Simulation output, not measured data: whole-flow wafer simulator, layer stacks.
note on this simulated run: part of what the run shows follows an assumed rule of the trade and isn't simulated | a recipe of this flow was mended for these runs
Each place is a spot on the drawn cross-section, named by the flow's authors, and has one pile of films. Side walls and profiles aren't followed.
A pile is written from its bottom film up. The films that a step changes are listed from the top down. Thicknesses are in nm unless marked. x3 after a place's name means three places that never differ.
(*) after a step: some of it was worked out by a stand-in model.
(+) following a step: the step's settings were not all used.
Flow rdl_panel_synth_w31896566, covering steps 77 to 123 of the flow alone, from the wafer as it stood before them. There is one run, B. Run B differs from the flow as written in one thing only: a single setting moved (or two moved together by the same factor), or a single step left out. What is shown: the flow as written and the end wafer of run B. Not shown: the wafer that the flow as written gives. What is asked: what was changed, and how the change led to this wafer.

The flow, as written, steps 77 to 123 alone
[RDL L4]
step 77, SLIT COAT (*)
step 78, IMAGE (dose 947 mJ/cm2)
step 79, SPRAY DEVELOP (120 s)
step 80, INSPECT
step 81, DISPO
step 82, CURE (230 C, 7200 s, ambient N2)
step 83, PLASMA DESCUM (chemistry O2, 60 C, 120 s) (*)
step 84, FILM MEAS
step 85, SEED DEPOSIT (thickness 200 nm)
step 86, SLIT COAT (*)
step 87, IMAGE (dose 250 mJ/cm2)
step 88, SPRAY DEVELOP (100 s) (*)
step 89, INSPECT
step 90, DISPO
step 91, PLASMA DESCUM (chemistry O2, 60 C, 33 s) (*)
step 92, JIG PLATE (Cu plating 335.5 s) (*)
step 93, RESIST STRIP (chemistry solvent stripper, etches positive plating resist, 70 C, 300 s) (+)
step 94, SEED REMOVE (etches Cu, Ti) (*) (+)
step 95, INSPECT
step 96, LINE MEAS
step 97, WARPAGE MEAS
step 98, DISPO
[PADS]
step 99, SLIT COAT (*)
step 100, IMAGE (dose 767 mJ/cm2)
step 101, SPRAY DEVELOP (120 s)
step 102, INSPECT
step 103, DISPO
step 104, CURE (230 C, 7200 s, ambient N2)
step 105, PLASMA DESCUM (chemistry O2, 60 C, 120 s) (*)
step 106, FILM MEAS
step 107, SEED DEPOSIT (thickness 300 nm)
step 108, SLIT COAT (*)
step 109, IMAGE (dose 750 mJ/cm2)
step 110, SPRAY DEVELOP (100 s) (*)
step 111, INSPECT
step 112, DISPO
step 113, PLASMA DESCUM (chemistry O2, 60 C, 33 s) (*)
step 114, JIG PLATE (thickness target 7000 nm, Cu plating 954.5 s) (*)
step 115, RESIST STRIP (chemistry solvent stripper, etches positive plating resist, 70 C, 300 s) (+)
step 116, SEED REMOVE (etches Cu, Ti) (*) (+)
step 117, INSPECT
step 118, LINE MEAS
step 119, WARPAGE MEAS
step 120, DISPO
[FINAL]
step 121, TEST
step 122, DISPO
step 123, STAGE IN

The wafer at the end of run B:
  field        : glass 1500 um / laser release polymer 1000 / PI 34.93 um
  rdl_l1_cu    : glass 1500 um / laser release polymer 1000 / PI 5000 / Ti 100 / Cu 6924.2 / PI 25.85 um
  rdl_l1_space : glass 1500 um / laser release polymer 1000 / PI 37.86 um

Cause: step 92, JIG PLATE: Cu plating 308.7 s was run, though the flow has Cu plating 335.5 s.

Step by step, how the change led to this:
  step 92, JIG PLATE (Cu plating 335.5 s) (*)
      rdl_l4_cu, rdl_l4_land, rdl_l4_via, pads_land, pads_via: Cu gains 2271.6 (it would be, as written: Cu gains 2468.8)
  step 99, SLIT COAT (*)
      rdl_l4_space: PI gains 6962 (it would be, as written: PI gains 7219.4)
      rdl_l4_land: PI gains 4317.5 (new film) (it would be, as written: PI gains 4480.6 (new film))
      (also at 2 further places)
  step 108, SLIT COAT (*)
      rdl_l4_cu, rdl_l4_space: ILINE-POS-THICK-GRADE-A gains 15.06 um (new film) (it would be, as written: ILINE-POS-THICK-GRADE-A gains 15.12 um (new film))
      rdl_l4_land: ILINE-POS-THICK-GRADE-A gains 14.93 um (new film) (it would be, as written: ILINE-POS-THICK-GRADE-A gains 14.89 um (new film))
      (also at 5 further places)
  step 110, SPRAY DEVELOP (100 s) (*)
      pads_cu: ILINE-POS-THICK-GRADE-A loses 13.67 um (all of it) (it would be, as written: ILINE-POS-THICK-GRADE-A loses 13.68 um (all of it))
      pads_land: ILINE-POS-THICK-GRADE-A loses 13.13 um (all of it) (it would be, as written: ILINE-POS-THICK-GRADE-A loses 13.11 um (all of it))
      (also at 1 further place)
  step 114, JIG PLATE (thickness target 7000 nm, Cu plating 954.5 s) (*)
      pads_via: Au/Ni/Cu gains 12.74 um (new film) (it would be, as written: Au/Ni/Cu gains 12.72 um (new film))
  step 115, RESIST STRIP (chemistry solvent stripper, etches positive plating resist, 70 C, 300 s) (+)
      rdl_l4_cu, rdl_l4_space: ILINE-POS-THICK-GRADE-A loses 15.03 um (all of it) (it would be, as written: ILINE-POS-THICK-GRADE-A loses 15.09 um (all of it))
      rdl_l4_land: ILINE-POS-THICK-GRADE-A loses 14.9 um (all of it) (it would be, as written: ILINE-POS-THICK-GRADE-A loses 14.86 um (all of it))
      (also at 2 further places)
